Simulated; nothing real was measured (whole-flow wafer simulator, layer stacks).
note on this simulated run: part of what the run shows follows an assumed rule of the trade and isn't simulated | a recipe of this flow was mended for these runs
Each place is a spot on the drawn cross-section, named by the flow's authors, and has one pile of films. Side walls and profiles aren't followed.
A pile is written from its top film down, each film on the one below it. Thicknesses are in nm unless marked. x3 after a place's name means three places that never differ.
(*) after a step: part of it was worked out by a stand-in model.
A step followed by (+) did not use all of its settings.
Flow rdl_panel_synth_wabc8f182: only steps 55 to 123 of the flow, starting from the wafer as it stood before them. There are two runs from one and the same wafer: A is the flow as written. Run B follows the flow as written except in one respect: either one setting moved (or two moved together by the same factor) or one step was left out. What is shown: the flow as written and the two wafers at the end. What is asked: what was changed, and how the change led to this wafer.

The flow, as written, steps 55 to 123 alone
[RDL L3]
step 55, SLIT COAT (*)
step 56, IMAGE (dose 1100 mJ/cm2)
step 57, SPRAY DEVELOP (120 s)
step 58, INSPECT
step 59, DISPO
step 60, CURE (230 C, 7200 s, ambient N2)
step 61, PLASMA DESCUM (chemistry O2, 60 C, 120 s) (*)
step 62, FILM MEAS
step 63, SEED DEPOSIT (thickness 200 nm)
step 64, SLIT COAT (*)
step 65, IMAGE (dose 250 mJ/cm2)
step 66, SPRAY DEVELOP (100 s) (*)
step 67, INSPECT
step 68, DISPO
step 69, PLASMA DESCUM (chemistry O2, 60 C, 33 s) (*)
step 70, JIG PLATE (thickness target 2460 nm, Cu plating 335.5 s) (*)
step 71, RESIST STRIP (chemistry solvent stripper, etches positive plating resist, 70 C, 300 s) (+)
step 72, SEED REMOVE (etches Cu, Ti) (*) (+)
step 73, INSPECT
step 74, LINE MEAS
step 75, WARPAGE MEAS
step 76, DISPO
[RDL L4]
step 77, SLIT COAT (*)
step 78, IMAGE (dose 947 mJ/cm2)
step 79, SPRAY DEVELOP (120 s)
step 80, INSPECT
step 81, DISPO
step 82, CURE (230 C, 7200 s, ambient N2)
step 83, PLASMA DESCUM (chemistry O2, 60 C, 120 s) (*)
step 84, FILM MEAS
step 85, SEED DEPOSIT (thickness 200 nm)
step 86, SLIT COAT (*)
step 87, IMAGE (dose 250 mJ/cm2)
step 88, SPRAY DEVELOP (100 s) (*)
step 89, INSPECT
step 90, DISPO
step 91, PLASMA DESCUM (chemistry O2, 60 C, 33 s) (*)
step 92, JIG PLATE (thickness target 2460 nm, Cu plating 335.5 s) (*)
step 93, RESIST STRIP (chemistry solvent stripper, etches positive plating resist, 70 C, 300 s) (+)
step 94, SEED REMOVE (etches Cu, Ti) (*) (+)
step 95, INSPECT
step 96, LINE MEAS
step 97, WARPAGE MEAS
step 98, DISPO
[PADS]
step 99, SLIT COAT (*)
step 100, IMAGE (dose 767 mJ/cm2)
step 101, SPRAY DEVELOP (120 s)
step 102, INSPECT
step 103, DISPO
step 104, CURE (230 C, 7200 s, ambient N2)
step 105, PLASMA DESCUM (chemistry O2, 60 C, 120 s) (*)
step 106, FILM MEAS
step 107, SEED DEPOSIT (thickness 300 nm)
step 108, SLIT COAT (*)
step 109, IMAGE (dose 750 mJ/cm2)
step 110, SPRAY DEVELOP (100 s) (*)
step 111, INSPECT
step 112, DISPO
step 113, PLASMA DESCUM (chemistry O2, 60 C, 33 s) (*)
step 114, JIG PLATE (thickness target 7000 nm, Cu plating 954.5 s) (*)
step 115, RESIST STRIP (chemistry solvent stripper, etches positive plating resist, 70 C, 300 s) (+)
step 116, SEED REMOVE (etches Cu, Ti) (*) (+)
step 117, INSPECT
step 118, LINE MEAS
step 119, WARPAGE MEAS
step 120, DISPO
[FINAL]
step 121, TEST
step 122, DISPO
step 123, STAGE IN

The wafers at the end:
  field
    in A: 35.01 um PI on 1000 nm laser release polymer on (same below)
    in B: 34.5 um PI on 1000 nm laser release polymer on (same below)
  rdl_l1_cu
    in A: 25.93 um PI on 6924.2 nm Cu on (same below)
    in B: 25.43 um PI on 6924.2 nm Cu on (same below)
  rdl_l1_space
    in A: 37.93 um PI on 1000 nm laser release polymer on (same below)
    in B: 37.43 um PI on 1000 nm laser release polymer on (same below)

What caused this: step 70, JIG PLATE: Cu plating 234.8 s was run, though the flow has Cu plating 335.5 s.

The path from the change to this, step by step:
  step 70, JIG PLATE (thickness target 2460 nm, Cu plating 335.5 s) (*)
      rdl_l3_cu, rdl_l3_land, rdl_l3_via, rdl_l4_land, rdl_l4_via: A +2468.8 Cu | B +1727.8 Cu
  step 77, SLIT COAT (*)
      field, pads_cu, pads_space, pads_land, pads_via: A +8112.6 PI | B +7610.3 PI
      rdl_l1_cu: A +7979.2 PI | B +7479.6 PI
      (as well as at 13 more places)
  step 86, SLIT COAT (*)
      rdl_l3_land: A +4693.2 ILINE-POS-THICK-GRADE-A (new film) | B +4904 ILINE-POS-THICK-GRADE-A (new film)
      rdl_l3_via: A +4627.8 ILINE-POS-THICK-GRADE-A (new film) | B +4910.2 ILINE-POS-THICK-GRADE-A (new film)
      (as well as at 1 more place)
  step 88, SPRAY DEVELOP (100 s) (*)
      rdl_l4_land: A -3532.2 ILINE-POS-THICK-GRADE-A (all of it) | B -3606.1 ILINE-POS-THICK-GRADE-A (all of it)
  step 93, RESIST STRIP (chemistry solvent stripper, etches positive plating resist, 70 C, 300 s) (+)
      rdl_l3_land: A -4663.5 ILINE-POS-THICK-GRADE-A (all of it) | B -4874.3 ILINE-POS-THICK-GRADE-A (all of it)
      rdl_l3_via: A -4598.1 ILINE-POS-THICK-GRADE-A (all of it) | B -4880.5 ILINE-POS-THICK-GRADE-A (all of it)
  step 99, SLIT COAT (*)
      rdl_l3_land: A +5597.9 PI | B +5801.3 PI
      rdl_l3_via: A +5534.5 PI | B +5808.9 PI
      (as well as at 1 more place)
  step 108, SLIT COAT (*)
      rdl_l3_cu: A +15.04 um ILINE-POS-THICK-GRADE-A (new film) | B +15.01 um ILINE-POS-THICK-GRADE-A (new film)
      rdl_l3_space: A +15.03 um ILINE-POS-THICK-GRADE-A (new film) | B +15.01 um ILINE-POS-THICK-GRADE-A (new film)
      (as well as at 7 more places)
  step 115, RESIST STRIP (chemistry solvent stripper, etches positive plating resist, 70 C, 300 s) (+)
      rdl_l1_space: A -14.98 um ILINE-POS-THICK-GRADE-A (all of it) | B -14.99 um ILINE-POS-THICK-GRADE-A (all of it)
      rdl_l3_cu: A -15.01 um ILINE-POS-THICK-GRADE-A (all of it) | B -14.98 um ILINE-POS-THICK-GRADE-A (all of it)
      (as well as at 8 more places)
